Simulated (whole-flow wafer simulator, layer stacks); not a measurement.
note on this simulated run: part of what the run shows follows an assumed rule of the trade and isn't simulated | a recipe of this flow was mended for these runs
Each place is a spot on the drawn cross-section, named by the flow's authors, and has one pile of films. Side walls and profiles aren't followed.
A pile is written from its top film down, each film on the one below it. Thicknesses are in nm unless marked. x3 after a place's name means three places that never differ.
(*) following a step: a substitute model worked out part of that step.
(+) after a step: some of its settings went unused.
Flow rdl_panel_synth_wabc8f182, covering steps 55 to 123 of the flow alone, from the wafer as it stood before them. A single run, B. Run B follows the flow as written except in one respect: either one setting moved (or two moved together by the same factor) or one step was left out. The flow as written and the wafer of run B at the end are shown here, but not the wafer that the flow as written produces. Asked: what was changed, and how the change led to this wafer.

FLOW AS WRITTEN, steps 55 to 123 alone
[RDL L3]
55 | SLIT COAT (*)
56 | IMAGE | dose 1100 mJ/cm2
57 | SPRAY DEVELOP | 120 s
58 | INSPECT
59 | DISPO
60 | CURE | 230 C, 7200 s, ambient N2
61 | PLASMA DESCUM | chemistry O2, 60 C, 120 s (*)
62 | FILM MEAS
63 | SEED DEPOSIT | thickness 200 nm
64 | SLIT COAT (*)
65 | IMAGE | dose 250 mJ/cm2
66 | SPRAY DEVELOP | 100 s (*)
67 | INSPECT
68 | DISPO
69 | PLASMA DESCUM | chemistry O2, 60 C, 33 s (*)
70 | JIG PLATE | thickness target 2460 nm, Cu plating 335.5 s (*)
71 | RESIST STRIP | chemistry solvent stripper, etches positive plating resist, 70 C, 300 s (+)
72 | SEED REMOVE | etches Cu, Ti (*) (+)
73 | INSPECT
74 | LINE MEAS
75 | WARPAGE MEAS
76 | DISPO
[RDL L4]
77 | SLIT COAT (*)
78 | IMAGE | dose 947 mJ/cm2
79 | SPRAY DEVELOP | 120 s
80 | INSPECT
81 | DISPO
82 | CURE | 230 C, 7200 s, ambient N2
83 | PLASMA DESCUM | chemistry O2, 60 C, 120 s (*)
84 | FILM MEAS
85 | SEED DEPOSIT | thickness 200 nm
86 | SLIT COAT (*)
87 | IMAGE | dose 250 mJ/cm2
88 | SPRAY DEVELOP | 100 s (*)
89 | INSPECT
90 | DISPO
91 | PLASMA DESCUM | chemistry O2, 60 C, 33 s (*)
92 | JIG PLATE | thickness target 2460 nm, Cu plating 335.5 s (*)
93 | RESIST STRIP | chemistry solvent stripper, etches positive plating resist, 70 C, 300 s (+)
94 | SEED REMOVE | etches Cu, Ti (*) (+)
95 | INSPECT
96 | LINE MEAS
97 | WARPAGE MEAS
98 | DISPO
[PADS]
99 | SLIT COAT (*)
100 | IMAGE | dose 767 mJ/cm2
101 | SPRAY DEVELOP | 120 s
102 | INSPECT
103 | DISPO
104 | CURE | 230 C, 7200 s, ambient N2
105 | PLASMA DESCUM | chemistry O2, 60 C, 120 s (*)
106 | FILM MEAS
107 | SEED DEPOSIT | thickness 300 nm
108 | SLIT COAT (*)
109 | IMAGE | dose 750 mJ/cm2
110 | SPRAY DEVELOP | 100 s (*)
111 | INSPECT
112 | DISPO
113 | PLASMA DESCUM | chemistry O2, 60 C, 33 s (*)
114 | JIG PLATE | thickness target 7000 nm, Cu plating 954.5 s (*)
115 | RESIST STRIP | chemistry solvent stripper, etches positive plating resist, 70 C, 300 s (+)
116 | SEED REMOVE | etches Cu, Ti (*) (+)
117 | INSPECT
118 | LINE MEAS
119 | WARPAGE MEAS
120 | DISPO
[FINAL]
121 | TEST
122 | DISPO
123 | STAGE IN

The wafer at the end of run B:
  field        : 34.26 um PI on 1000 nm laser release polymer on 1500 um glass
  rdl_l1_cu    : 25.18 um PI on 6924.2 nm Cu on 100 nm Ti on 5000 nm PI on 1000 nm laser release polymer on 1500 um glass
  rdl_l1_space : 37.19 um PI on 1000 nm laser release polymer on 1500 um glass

The reason: step 70, JIG PLATE: Cu plating 184.5 s was run, though the flow has Cu plating 335.5 s.

The path from the change to this, step by step:
  70 | JIG PLATE | thickness target 2460 nm, Cu plating 335.5 s (*)
      rdl_l3_cu, rdl_l3_land, rdl_l3_via, rdl_l4_land, rdl_l4_via: Cu gains 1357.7 (in the flow as written it would be: Cu gains 2468.8)
  77 | SLIT COAT (*)
      field, pads_cu, pads_space, pads_land, pads_via: PI gains 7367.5 (in the flow as written it would be: PI gains 8112.6)
      rdl_l1_cu: PI gains 7238 (in the flow as written it would be: PI gains 7979.2)
      (as well as at 13 more places)
  86 | SLIT COAT (*)
      rdl_l3_land: ILINE-POS-THICK-GRADE-A gains 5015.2 (new film) (in the flow as written it would be: ILINE-POS-THICK-GRADE-A gains 4693.2 (new film))
      rdl_l3_via: ILINE-POS-THICK-GRADE-A gains 5070.9 (new film) (in the flow as written it would be: ILINE-POS-THICK-GRADE-A gains 4627.8 (new film))
      (as well as at 1 more place)
  88 | SPRAY DEVELOP | 100 s (*)
      rdl_l4_land: ILINE-POS-THICK-GRADE-A loses 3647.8 (all of it) (in the flow as written it would be: ILINE-POS-THICK-GRADE-A loses 3532.2 (all of it))
  93 | RESIST STRIP | chemistry solvent stripper, etches positive plating resist, 70 C, 300 s (+)
      rdl_l3_land: ILINE-POS-THICK-GRADE-A loses 4985.5 (all of it) (in the flow as written it would be: ILINE-POS-THICK-GRADE-A loses 4663.5 (all of it))
      rdl_l3_via: ILINE-POS-THICK-GRADE-A loses 5041.2 (all of it) (in the flow as written it would be: ILINE-POS-THICK-GRADE-A loses 4598.1 (all of it))
  99 | SLIT COAT (*)
      rdl_l3_land: PI gains 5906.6 (in the flow as written it would be: PI gains 5597.9)
      rdl_l3_via: PI gains 5962.6 (in the flow as written it would be: PI gains 5534.5)
      (as well as at 1 more place)
  108 | SLIT COAT (*)
      rdl_l1_space: ILINE-POS-THICK-GRADE-A gains 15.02 um (new film) (in the flow as written it would be: ILINE-POS-THICK-GRADE-A gains 15.01 um (new film))
      rdl_l3_cu: ILINE-POS-THICK-GRADE-A gains 15 um (new film) (in the flow as written it would be: ILINE-POS-THICK-GRADE-A gains 15.04 um (new film))
      (as well as at 8 more places)
  115 | RESIST STRIP | chemistry solvent stripper, etches positive plating resist, 70 C, 300 s (+)
      rdl_l1_space: ILINE-POS-THICK-GRADE-A loses 14.99 um (all of it) (in the flow as written it would be: ILINE-POS-THICK-GRADE-A loses 14.98 um (all of it))
      rdl_l3_cu: ILINE-POS-THICK-GRADE-A loses 14.97 um (all of it) (in the flow as written it would be: ILINE-POS-THICK-GRADE-A loses 15.01 um (all of it))
      (as well as at 8 more places)
